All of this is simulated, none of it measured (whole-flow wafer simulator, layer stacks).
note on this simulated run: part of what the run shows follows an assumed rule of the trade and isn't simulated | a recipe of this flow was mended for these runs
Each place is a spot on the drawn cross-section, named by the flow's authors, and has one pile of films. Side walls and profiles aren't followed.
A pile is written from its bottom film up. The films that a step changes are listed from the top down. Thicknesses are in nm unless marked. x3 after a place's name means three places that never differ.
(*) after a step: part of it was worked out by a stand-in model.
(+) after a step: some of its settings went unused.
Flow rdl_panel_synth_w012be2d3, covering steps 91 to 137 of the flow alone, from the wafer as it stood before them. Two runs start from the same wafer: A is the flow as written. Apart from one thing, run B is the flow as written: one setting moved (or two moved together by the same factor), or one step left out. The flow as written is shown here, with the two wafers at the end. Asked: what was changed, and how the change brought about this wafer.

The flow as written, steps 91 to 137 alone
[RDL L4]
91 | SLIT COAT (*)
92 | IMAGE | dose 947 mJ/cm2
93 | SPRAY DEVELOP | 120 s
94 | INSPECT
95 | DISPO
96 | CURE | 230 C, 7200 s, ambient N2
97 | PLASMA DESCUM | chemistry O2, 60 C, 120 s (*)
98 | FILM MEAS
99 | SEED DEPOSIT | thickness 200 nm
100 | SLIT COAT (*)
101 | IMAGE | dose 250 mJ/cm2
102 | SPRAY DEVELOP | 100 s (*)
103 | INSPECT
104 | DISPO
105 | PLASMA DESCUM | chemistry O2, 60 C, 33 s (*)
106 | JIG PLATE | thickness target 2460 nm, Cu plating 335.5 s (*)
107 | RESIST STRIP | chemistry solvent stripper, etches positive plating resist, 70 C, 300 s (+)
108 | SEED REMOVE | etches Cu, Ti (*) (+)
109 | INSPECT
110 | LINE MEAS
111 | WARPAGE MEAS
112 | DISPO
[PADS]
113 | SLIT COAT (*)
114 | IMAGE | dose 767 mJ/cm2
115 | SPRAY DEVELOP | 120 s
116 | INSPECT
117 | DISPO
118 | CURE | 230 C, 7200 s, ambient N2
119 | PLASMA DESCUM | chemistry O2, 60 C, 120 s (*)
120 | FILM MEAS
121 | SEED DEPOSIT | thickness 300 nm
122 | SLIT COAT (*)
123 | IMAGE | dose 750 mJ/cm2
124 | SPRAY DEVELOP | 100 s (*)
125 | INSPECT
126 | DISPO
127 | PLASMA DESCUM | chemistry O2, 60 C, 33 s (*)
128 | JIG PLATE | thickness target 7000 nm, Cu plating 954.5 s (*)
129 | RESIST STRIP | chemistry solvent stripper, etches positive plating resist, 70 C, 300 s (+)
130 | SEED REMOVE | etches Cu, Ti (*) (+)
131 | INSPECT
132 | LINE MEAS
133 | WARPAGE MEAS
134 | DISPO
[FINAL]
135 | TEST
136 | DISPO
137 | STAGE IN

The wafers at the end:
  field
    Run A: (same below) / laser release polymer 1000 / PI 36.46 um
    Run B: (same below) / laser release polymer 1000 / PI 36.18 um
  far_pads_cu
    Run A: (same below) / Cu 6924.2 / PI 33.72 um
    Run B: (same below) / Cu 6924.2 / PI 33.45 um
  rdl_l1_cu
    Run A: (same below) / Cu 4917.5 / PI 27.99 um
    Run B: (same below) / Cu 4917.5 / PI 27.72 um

The reason: step 106, JIG PLATE: Cu plating 234.8 s was run, though the flow has Cu plating 335.5 s.

The path from the change to this, step by step:
  106 | JIG PLATE | thickness target 2460 nm, Cu plating 335.5 s (*)
      rdl_l4_cu, rdl_l4_land, rdl_l4_via, pads_land, pads_via: A +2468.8 Cu | B +1727.8 Cu
  113 | SLIT COAT (*)
      field: A +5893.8 PI | B +5619.6 PI
      far_pads_cu: A +5844.2 PI | B +5570.6 PI
      (also at 21 further places)
  122 | SLIT COAT (*)
      rdl_l1_land: A +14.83 um ILINE-POS-THICK-GRADE-A (new film) | B +14.82 um ILINE-POS-THICK-GRADE-A (new film)
      rdl_l2_cu: A +15.12 um ILINE-POS-THICK-GRADE-A (new film) | B +15.13 um ILINE-POS-THICK-GRADE-A (new film)
      (also at 9 further places)
  124 | SPRAY DEVELOP | 100 s (*)
      pads_cu: A -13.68 um ILINE-POS-THICK-GRADE-A (all of it) | B -13.64 um ILINE-POS-THICK-GRADE-A (all of it)
      pads_land: A -13.11 um ILINE-POS-THICK-GRADE-A (all of it) | B -13.17 um ILINE-POS-THICK-GRADE-A (all of it)
      (also at 1 further place)
  129 | RESIST STRIP | chemistry solvent stripper, etches positive plating resist, 70 C, 300 s (+)
      rdl_l2_cu, rdl_l2_space: A -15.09 um ILINE-POS-THICK-GRADE-A (all of it) | B -15.1 um ILINE-POS-THICK-GRADE-A (all of it)
      rdl_l2_land: A -14.85 um ILINE-POS-THICK-GRADE-A (all of it) | B -14.84 um ILINE-POS-THICK-GRADE-A (all of it)
      (also at 5 further places)
